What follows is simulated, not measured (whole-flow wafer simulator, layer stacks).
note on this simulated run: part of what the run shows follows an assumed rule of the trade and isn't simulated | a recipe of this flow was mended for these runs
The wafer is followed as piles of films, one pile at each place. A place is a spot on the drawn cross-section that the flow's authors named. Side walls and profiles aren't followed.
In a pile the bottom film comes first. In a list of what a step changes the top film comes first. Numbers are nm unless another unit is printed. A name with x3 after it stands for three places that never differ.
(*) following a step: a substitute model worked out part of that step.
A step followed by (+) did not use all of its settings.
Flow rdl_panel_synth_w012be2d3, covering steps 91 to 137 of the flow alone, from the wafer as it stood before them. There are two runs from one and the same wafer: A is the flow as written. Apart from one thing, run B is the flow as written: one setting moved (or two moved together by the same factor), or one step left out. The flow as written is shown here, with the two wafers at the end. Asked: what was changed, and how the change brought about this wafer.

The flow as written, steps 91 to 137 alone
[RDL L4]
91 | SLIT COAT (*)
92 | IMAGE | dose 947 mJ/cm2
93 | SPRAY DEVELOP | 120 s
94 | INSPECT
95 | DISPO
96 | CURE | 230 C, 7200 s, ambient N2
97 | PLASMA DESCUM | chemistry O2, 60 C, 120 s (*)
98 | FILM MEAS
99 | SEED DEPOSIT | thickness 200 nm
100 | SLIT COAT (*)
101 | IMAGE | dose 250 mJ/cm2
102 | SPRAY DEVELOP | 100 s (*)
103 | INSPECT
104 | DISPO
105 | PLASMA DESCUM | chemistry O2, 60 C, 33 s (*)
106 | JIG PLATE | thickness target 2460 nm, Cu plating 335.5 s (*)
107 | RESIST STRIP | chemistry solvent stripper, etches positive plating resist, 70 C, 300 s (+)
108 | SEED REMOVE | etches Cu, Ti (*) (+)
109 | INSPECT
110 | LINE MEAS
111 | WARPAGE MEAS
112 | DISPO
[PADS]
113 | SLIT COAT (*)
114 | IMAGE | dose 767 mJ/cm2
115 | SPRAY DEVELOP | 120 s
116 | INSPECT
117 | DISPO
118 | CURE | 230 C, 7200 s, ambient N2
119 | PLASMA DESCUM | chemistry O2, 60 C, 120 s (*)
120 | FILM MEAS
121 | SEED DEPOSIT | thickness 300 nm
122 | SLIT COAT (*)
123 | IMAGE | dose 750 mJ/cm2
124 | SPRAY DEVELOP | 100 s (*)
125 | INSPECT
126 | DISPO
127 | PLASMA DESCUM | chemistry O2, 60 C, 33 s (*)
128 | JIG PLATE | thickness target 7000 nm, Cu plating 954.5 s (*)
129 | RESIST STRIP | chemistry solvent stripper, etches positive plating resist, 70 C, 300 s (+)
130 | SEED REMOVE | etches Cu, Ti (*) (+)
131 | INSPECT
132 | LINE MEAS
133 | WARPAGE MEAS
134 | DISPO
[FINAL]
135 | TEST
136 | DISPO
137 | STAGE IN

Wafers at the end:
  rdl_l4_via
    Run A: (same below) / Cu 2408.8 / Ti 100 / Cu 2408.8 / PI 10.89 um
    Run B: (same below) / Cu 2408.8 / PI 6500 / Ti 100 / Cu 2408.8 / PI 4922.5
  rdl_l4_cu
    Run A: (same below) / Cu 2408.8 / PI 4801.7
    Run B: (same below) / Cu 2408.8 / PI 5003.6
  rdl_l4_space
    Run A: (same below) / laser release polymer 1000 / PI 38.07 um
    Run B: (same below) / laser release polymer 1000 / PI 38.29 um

Cause: step 93, SPRAY DEVELOP: 120 s, was not run.

How this came from the change, step by step:
  100 | SLIT COAT (*)
      rdl_l4_cu: A +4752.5 ILINE-POS-THICK-GRADE-A (new film) | B +5109.1 ILINE-POS-THICK-GRADE-A (new film)
      rdl_l4_space: A +4439.2 ILINE-POS-THICK-GRADE-A (new film) | B +5027.3 ILINE-POS-THICK-GRADE-A (new film)
      (also at 2 further places)
  102 | SPRAY DEVELOP | 100 s (*)
      rdl_l4_cu: A -4752.5 ILINE-POS-THICK-GRADE-A (all of it) | B -5109.1 ILINE-POS-THICK-GRADE-A (all of it)
      rdl_l4_land: A -3532.2 ILINE-POS-THICK-GRADE-A (all of it) | B -4703.7 ILINE-POS-THICK-GRADE-A (all of it)
      (also at 1 further place)
  107 | RESIST STRIP | chemistry solvent stripper, etches positive plating resist, 70 C, 300 s (+)
      rdl_l4_space: A -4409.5 ILINE-POS-THICK-GRADE-A (all of it) | B -4997.6 ILINE-POS-THICK-GRADE-A (all of it)
  113 | SLIT COAT (*)
      rdl_l4_via: A +10.89 um PI (new film) | B +4922.5 PI (new film)
      rdl_l4_cu: A +4801.7 PI (new film) | B +5003.6 PI (new film)
      (also at 2 further places)
  122 | SLIT COAT (*)
      rdl_l4_cu: A +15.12 um ILINE-POS-THICK-GRADE-A (new film) | B +15.24 um ILINE-POS-THICK-GRADE-A (new film)
      rdl_l4_space: A +15.12 um ILINE-POS-THICK-GRADE-A (new film) | B +15.21 um ILINE-POS-THICK-GRADE-A (new film)
      (also at 2 further places)
  129 | RESIST STRIP | chemistry solvent stripper, etches positive plating resist, 70 C, 300 s (+)
      rdl_l4_cu: A -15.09 um ILINE-POS-THICK-GRADE-A (all of it) | B -15.21 um ILINE-POS-THICK-GRADE-A (all of it)
      rdl_l4_space: A -15.09 um ILINE-POS-THICK-GRADE-A (all of it) | B -15.19 um ILINE-POS-THICK-GRADE-A (all of it)
      (also at 2 further places)
With metal films that touch counted as one body, rdl_l4_via has 2 bodies (between them, from the top down: PI 6500); the flow as written gives 1 body.
